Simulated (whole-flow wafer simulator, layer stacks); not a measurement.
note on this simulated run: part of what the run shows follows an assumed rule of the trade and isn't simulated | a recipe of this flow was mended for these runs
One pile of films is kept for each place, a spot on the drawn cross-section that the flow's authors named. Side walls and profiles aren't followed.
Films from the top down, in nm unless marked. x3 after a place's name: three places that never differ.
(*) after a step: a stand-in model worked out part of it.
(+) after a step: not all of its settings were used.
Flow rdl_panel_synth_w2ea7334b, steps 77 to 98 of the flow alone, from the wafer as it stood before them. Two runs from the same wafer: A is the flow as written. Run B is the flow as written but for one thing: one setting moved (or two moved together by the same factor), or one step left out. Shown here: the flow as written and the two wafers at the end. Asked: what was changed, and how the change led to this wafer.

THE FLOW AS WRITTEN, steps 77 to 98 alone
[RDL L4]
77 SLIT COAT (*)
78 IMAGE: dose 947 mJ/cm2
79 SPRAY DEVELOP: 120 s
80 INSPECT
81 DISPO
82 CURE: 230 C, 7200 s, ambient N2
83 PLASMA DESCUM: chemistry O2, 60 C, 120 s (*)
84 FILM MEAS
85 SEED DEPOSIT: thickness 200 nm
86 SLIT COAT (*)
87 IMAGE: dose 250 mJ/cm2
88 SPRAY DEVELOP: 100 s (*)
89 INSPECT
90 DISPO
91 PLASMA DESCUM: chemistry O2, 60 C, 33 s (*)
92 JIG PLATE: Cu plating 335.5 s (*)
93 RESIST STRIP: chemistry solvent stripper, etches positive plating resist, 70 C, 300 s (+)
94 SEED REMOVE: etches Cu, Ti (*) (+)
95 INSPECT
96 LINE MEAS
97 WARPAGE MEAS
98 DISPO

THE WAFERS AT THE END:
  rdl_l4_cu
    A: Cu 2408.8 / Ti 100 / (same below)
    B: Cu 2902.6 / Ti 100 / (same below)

The cause: step 92, JIG PLATE: Cu plating 402.6 s was run, where the flow has Cu plating 335.5 s.

How the change led to this, step by step:
  92 JIG PLATE: Cu plating 335.5 s (*)
      rdl_l4_cu, rdl_l4_land, rdl_l4_via, rdl_l5_land x2: A Cu +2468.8 | B Cu +2962.6
